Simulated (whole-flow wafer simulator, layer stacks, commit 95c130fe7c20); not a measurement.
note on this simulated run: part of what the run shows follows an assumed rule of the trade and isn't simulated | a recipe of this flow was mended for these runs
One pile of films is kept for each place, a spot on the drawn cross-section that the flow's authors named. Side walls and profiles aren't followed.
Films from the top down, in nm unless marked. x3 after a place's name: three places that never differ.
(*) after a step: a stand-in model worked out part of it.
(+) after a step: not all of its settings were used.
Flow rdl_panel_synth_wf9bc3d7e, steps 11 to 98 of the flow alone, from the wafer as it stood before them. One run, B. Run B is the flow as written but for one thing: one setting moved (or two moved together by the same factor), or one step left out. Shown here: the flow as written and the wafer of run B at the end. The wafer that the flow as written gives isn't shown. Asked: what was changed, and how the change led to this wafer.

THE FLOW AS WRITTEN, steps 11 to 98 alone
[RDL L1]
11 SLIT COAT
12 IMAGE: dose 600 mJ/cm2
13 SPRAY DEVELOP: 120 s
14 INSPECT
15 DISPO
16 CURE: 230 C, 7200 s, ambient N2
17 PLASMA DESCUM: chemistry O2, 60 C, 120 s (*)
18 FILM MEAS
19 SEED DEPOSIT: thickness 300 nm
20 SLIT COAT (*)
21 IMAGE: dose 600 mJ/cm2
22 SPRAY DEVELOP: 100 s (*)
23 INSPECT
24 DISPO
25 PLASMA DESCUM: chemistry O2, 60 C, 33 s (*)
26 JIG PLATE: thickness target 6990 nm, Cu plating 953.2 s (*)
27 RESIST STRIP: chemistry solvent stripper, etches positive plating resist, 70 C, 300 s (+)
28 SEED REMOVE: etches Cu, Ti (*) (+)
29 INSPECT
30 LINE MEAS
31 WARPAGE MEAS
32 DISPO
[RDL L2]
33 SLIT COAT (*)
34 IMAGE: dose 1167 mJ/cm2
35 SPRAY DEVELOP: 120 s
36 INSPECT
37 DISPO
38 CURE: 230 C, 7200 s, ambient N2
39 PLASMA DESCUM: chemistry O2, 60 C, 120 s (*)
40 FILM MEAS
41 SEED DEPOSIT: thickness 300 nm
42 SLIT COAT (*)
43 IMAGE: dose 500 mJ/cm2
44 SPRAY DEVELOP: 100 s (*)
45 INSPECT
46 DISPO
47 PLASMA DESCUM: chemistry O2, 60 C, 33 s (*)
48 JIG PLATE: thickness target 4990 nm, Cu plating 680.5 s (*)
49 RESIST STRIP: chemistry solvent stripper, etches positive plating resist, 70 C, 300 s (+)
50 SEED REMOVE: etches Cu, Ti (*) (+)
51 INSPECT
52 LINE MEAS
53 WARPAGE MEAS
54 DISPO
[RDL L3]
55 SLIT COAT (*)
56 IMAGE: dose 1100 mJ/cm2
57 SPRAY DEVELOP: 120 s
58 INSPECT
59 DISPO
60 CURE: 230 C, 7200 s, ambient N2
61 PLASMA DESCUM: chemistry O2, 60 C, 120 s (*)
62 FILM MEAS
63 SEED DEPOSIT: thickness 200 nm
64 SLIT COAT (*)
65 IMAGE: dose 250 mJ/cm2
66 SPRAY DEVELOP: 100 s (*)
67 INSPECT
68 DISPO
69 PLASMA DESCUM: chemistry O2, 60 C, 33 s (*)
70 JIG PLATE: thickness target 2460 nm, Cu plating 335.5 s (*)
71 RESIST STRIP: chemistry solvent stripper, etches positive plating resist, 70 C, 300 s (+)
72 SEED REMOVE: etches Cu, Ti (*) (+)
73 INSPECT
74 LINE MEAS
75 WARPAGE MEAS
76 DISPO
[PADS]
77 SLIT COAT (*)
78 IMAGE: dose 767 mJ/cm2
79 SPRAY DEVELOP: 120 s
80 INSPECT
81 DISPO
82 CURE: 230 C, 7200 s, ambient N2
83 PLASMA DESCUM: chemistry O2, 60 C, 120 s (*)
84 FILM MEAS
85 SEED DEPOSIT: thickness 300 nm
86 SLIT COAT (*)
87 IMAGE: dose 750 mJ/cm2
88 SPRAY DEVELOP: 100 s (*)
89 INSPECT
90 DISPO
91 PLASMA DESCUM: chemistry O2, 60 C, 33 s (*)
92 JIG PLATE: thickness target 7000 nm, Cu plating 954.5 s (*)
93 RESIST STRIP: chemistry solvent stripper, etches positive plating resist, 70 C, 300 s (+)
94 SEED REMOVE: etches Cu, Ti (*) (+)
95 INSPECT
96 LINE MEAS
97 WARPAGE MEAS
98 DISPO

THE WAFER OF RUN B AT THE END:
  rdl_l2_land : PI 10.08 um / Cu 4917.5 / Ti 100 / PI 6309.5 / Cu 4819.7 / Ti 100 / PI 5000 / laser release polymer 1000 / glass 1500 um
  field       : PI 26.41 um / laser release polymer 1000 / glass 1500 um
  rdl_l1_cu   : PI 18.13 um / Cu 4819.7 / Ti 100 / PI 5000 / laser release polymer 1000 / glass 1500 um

The cause: step 26, JIG PLATE: Cu plating 667.2 s was run, where the flow has Cu plating 953.2 s.

How the change led to this, step by step:
  26 JIG PLATE: thickness target 6990 nm, Cu plating 953.2 s (*)
      rdl_l1_cu, rdl_l1_via, rdl_l1_rim, rdl_l2_land, rdl_l2_via: Cu +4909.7 (as written it would be: Cu +7014.2)
  33 SLIT COAT (*)
      rdl_l1_space: PI +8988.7 (as written it would be: PI +10.38 um)
      field, rdl_l3_cu, rdl_l3_space and 7 more: PI +7578.7 (as written it would be: PI +8062.5)
      (and at 5 more places)
  42 SLIT COAT (*)
      rdl_l2_cu, rdl_l2_space: ILINE-POS-THICK-GRADE-A +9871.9 (new film) (as written it would be: ILINE-POS-THICK-GRADE-A +10.13 um (new film))
      rdl_l1_space: ILINE-POS-THICK-GRADE-A +10.23 um (new film) (as written it would be: ILINE-POS-THICK-GRADE-A +10.52 um (new film))
      (and at 3 more places)
  44 SPRAY DEVELOP: 100 s (*)
      rdl_l2_cu: ILINE-POS-THICK-GRADE-A -9871.9 (all of it) (as written it would be: ILINE-POS-THICK-GRADE-A -10.13 um (all of it))
      rdl_l2_land: ILINE-POS-THICK-GRADE-A -7430.4 (all of it) (as written it would be: ILINE-POS-THICK-GRADE-A -7139.5 (all of it))
      (and at 1 more place)
  49 RESIST STRIP: chemistry solvent stripper, etches positive plating resist, 70 C, 300 s (+)
      rdl_l2_space: ILINE-POS-THICK-GRADE-A -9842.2 (all of it) (as written it would be: ILINE-POS-THICK-GRADE-A -10.1 um (all of it))
      rdl_l1_space: ILINE-POS-THICK-GRADE-A -10.2 um (all of it) (as written it would be: ILINE-POS-THICK-GRADE-A -10.49 um (all of it))
      (and at 1 more place)
  55 SLIT COAT (*)
      rdl_l1_space: PI +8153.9 (as written it would be: PI +8409.5)
      rdl_l1_via: PI +8239.9 (as written it would be: PI +8010.4)
      (and at 4 more places)
  64 SLIT COAT (*)
      rdl_l1_space: ILINE-POS-THICK-GRADE-A +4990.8 (new film) (as written it would be: ILINE-POS-THICK-GRADE-A +5109.9 (new film))
      rdl_l1_via: ILINE-POS-THICK-GRADE-A +5118.1 (new film) (as written it would be: ILINE-POS-THICK-GRADE-A +4989.6 (new film))
      (and at 3 more places)
  71 RESIST STRIP: chemistry solvent stripper, etches positive plating resist, 70 C, 300 s (+)
      rdl_l1_space: ILINE-POS-THICK-GRADE-A -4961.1 (all of it) (as written it would be: ILINE-POS-THICK-GRADE-A -5080.2 (all of it))
      rdl_l1_via: ILINE-POS-THICK-GRADE-A -5088.4 (all of it) (as written it would be: ILINE-POS-THICK-GRADE-A -4959.9 (all of it))
      (and at 3 more places)
  77 SLIT COAT (*)
      rdl_l2_cu: PI +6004 (as written it would be: PI +6131.9)
      rdl_l2_land: PI +5183.4 (as written it would be: PI +5066.5)
      (and at 1 more place)
  86 SLIT COAT (*)
      rdl_l1_cu: ILINE-POS-THICK-GRADE-A +14.93 um (new film) (as written it would be: ILINE-POS-THICK-GRADE-A +14.96 um (new film))
      rdl_l1_space: ILINE-POS-THICK-GRADE-A +14.97 um (new film) (as written it would be: ILINE-POS-THICK-GRADE-A +15.05 um (new film))
      (and at 6 more places)
  93 RESIST STRIP: chemistry solvent stripper, etches positive plating resist, 70 C, 300 s (+)
      rdl_l1_cu: ILINE-POS-THICK-GRADE-A -14.9 um (all of it) (as written it would be: ILINE-POS-THICK-GRADE-A -14.93 um (all of it))
      rdl_l1_space: ILINE-POS-THICK-GRADE-A -14.94 um (all of it) (as written it would be: ILINE-POS-THICK-GRADE-A -15.02 um (all of it))
      (and at 6 more places)
